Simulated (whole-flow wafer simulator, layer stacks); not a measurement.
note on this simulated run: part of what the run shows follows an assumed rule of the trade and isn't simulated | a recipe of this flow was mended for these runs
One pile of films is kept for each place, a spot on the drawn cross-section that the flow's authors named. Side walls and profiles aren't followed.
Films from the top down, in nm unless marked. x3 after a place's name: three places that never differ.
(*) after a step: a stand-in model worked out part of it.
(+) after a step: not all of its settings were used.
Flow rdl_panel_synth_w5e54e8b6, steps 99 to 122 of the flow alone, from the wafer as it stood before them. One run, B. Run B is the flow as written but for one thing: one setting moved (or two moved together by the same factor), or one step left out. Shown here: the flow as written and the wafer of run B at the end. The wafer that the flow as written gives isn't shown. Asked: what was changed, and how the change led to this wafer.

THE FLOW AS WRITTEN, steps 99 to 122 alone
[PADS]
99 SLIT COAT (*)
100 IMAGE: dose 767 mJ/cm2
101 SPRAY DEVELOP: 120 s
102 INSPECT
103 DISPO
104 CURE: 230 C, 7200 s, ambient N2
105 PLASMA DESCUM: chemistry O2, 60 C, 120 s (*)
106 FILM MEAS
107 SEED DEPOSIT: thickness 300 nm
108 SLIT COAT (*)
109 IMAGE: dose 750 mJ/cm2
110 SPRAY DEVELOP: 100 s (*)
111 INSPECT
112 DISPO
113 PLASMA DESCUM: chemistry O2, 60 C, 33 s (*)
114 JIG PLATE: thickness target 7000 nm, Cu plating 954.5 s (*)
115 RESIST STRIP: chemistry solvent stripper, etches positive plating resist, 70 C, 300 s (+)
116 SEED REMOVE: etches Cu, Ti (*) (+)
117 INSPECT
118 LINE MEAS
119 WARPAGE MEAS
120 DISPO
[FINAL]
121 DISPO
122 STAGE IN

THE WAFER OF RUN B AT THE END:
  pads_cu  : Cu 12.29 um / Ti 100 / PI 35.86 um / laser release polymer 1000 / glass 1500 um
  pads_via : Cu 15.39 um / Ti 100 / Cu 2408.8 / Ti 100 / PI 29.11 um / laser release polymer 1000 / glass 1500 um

The cause: step 114, JIG PLATE: Cu plating 1682 s was run, where the flow has Cu plating 954.5 s.

How the change led to this, step by step:
  114 JIG PLATE: thickness target 7000 nm, Cu plating 954.5 s (*)
      pads_cu, pads_land: Cu +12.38 um (as written it would be: Cu +7023.8)
      pads_via: Cu +15.48 um (as written it would be: Cu +8307.4)
